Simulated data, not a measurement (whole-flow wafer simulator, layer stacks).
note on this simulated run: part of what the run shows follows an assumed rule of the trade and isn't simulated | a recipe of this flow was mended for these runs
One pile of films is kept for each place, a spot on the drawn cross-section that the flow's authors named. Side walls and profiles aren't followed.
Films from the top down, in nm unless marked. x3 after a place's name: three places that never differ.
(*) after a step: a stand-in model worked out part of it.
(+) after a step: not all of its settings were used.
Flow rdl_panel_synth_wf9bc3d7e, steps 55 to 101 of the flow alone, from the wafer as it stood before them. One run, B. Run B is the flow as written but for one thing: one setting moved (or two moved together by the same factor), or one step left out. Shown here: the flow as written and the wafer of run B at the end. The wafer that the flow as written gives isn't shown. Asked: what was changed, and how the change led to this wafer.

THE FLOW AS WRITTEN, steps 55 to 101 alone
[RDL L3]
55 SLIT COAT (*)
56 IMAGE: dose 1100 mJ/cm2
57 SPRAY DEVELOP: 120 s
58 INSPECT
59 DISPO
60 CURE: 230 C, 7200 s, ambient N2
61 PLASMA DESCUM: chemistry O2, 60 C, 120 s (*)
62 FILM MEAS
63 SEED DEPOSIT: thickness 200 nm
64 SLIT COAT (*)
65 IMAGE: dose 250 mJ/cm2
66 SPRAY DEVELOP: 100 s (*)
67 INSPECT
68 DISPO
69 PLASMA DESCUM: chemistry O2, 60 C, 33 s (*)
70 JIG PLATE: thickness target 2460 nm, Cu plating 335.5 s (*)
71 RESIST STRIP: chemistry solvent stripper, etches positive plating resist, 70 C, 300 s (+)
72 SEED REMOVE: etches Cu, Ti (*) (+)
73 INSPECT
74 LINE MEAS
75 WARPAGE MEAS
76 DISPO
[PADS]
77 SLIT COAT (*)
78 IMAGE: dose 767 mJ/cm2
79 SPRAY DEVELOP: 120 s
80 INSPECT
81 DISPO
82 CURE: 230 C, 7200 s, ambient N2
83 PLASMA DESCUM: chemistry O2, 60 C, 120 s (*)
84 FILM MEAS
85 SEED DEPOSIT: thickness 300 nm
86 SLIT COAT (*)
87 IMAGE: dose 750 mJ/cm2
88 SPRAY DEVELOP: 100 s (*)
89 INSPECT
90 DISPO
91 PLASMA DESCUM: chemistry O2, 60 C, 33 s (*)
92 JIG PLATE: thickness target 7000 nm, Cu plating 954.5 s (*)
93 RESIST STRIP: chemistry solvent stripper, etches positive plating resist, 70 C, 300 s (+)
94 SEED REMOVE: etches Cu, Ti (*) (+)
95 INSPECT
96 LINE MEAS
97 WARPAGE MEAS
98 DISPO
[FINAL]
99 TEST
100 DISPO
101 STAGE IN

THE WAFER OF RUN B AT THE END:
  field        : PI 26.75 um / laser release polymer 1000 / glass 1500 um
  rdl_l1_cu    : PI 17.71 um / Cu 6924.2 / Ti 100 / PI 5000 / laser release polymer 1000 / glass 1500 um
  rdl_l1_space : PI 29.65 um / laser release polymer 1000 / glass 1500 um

The cause: step 70, JIG PLATE: Cu plating 285.2 s was run, where the flow has Cu plating 335.5 s.

How the change led to this, step by step:
  70 JIG PLATE: thickness target 2460 nm, Cu plating 335.5 s (*)
      rdl_l3_cu, rdl_l3_land, rdl_l3_via, pads_land, pads_via: Cu +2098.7 (as written it would be: Cu +2468.8)
  77 SLIT COAT (*)
      field: PI +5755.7 (as written it would be: PI +5893.8)
      rdl_l1_cu: PI +5636.3 (as written it would be: PI +5773.5)
      (and at 13 more places)
  86 SLIT COAT (*)
      rdl_l2_space: ILINE-POS-THICK-GRADE-A +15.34 um (new film) (as written it would be: ILINE-POS-THICK-GRADE-A +15.33 um (new film))
      rdl_l3_cu: ILINE-POS-THICK-GRADE-A +15.17 um (new film) (as written it would be: ILINE-POS-THICK-GRADE-A +15.28 um (new film))
      (and at 8 more places)
  88 SPRAY DEVELOP: 100 s (*)
      pads_cu: ILINE-POS-THICK-GRADE-A -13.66 um (all of it) (as written it would be: ILINE-POS-THICK-GRADE-A -13.68 um (all of it))
      pads_land: ILINE-POS-THICK-GRADE-A -13.14 um (all of it) (as written it would be: ILINE-POS-THICK-GRADE-A -13.11 um (all of it))
      (and at 1 more place)
  92 JIG PLATE: thickness target 7000 nm, Cu plating 954.5 s (*)
      pads_via: Au/Ni/Cu +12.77 um (new film) (as written it would be: Au/Ni/Cu +12.72 um (new film))
  93 RESIST STRIP: chemistry solvent stripper, etches positive plating resist, 70 C, 300 s (+)
      rdl_l2_space: ILINE-POS-THICK-GRADE-A -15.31 um (all of it) (as written it would be: ILINE-POS-THICK-GRADE-A -15.3 um (all of it))
      rdl_l3_cu: ILINE-POS-THICK-GRADE-A -15.14 um (all of it) (as written it would be: ILINE-POS-THICK-GRADE-A -15.25 um (all of it))
      (and at 5 more places)
